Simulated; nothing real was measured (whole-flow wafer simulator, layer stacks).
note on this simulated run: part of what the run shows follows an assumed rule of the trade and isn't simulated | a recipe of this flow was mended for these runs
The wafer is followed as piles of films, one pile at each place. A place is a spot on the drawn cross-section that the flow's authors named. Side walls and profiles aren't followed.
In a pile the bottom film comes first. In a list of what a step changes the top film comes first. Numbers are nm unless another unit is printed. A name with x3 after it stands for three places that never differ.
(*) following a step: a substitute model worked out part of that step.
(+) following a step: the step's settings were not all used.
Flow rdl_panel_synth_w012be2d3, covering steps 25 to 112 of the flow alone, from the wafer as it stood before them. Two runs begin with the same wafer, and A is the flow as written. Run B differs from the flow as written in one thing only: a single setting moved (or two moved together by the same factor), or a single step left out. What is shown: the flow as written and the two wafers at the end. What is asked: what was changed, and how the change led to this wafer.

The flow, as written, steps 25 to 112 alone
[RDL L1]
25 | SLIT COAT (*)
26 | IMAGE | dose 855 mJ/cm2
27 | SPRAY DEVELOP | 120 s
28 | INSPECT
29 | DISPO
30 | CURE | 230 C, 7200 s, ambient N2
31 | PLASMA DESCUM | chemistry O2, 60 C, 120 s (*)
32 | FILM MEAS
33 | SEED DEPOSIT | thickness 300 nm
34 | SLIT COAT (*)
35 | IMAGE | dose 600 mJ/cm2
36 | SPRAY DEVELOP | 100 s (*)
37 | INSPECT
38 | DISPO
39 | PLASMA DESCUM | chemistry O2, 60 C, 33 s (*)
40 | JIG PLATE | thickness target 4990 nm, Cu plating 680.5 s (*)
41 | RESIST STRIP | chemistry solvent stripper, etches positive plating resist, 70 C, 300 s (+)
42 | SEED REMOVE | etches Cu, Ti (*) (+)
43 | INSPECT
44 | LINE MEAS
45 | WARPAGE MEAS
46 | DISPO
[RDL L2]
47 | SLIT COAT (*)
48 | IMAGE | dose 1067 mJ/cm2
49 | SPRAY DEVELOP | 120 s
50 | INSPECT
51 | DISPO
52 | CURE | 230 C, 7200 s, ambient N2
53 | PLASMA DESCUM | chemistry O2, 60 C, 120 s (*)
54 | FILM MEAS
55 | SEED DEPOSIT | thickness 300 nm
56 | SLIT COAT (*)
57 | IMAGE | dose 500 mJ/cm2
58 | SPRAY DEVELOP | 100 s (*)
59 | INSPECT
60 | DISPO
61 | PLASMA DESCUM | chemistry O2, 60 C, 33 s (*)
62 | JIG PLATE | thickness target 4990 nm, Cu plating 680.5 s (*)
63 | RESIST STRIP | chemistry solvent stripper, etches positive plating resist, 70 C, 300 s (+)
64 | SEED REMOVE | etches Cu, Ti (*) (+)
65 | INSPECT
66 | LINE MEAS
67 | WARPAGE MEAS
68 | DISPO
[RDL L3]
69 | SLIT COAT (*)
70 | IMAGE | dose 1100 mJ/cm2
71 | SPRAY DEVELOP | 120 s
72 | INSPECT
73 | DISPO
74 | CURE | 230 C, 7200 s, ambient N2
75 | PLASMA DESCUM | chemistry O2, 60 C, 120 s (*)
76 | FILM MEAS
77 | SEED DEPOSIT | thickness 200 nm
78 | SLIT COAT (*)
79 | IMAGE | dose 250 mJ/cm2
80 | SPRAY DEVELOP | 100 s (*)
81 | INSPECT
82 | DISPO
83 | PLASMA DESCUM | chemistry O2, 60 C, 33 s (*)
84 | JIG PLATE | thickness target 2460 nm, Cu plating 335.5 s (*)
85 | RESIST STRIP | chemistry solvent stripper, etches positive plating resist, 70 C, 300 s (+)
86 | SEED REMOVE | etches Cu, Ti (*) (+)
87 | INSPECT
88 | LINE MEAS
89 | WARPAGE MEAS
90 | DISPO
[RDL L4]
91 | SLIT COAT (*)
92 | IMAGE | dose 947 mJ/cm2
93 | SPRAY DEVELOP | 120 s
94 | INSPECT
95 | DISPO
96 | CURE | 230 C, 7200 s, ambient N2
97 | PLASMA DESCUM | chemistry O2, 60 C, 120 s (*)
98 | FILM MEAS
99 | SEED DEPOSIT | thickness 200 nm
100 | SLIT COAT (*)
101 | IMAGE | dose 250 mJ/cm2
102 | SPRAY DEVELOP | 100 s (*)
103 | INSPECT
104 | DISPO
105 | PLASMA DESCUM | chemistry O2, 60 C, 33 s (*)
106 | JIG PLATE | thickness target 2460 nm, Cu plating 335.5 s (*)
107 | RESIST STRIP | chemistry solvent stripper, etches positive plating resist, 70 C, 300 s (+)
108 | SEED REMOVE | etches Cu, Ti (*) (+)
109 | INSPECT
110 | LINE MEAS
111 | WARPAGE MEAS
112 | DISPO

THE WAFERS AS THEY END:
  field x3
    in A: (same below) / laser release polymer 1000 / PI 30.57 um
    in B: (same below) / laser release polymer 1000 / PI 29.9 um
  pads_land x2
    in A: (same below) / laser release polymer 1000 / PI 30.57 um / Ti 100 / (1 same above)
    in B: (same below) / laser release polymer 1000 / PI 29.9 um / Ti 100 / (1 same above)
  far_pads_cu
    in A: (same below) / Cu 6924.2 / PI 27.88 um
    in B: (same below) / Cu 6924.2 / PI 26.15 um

What caused this: step 40, JIG PLATE: Cu plating 272.2 s was run, whereas the flow has Cu plating 680.5 s.

The path from the change to this, step by step:
  40 | JIG PLATE | thickness target 4990 nm, Cu plating 680.5 s (*)
      rdl_l1_cu, rdl_l1_land, rdl_l1_via, rdl_l1_rim, rdl_l2_land, rdl_l2_via: A +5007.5 Cu | B +2003 Cu
  47 | SLIT COAT (*)
      field x3, rdl_l3_cu, rdl_l3_space and 9 more: A +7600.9 PI | B +6932.8 PI
      rdl_l2_cu, rdl_l2_space: A +8899.9 PI | B +7443 PI
      (also at 5 further places)
  56 | SLIT COAT (*)
      rdl_l1_via: A +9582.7 ILINE-POS-THICK-GRADE-A (new film) | B +10.16 um ILINE-POS-THICK-GRADE-A (new film)
      far_pads_cu: A +9933.1 ILINE-POS-THICK-GRADE-A (new film) | B +9536.6 ILINE-POS-THICK-GRADE-A (new film)
      (also at 8 further places)
  58 | SPRAY DEVELOP | 100 s (*)
      rdl_l2_cu: A -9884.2 ILINE-POS-THICK-GRADE-A (all of it) | B -9485.3 ILINE-POS-THICK-GRADE-A (all of it)
      rdl_l2_land: A -7416.3 ILINE-POS-THICK-GRADE-A (all of it) | B -7869.9 ILINE-POS-THICK-GRADE-A (all of it)
      (also at 1 further place)
  63 | RESIST STRIP | chemistry solvent stripper, etches positive plating resist, 70 C, 300 s (+)
      rdl_l1_via: A -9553 ILINE-POS-THICK-GRADE-A (all of it) | B -10.13 um ILINE-POS-THICK-GRADE-A (all of it)
      far_pads_cu: A -9903.4 ILINE-POS-THICK-GRADE-A (all of it) | B -9506.9 ILINE-POS-THICK-GRADE-A (all of it)
      (also at 5 further places)
  69 | SLIT COAT (*)
      rdl_l2_space: A +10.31 um PI | B +9774.4 PI
      far_pads_cu: A +7887 PI | B +7527.7 PI
      (also at 8 further places)
  78 | SLIT COAT (*)
      rdl_l1_cu: A +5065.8 ILINE-POS-THICK-GRADE-A (new film) | B +5261.4 ILINE-POS-THICK-GRADE-A (new film)
      rdl_l1_space: A +5190.8 ILINE-POS-THICK-GRADE-A (new film) | B +5319.4 ILINE-POS-THICK-GRADE-A (new film)
      (also at 5 further places)
  85 | RESIST STRIP | chemistry solvent stripper, etches positive plating resist, 70 C, 300 s (+)
      rdl_l1_cu: A -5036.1 ILINE-POS-THICK-GRADE-A (all of it) | B -5231.7 ILINE-POS-THICK-GRADE-A (all of it)
      rdl_l1_space: A -5161.1 ILINE-POS-THICK-GRADE-A (all of it) | B -5289.7 ILINE-POS-THICK-GRADE-A (all of it)
      (also at 5 further places)
  91 | SLIT COAT (*)
      rdl_l1_cu: A +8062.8 PI | B +8340.3 PI
      rdl_l1_space: A +8218.5 PI | B +8403.7 PI
      (also at 5 further places)
  100 | SLIT COAT (*)
      rdl_l1_cu: A +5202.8 ILINE-POS-THICK-GRADE-A (new film) | B +5079.3 ILINE-POS-THICK-GRADE-A (new film)
      rdl_l1_space: A +5250.1 ILINE-POS-THICK-GRADE-A (new film) | B +5071.1 ILINE-POS-THICK-GRADE-A (new film)
      (also at 1 further place)
  107 | RESIST STRIP | chemistry solvent stripper, etches positive plating resist, 70 C, 300 s (+)
      rdl_l1_cu: A -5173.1 ILINE-POS-THICK-GRADE-A (all of it) | B -5049.6 ILINE-POS-THICK-GRADE-A (all of it)
      rdl_l1_space: A -5220.4 ILINE-POS-THICK-GRADE-A (all of it) | B -5041.4 ILINE-POS-THICK-GRADE-A (all of it)
      (also at 2 further places)
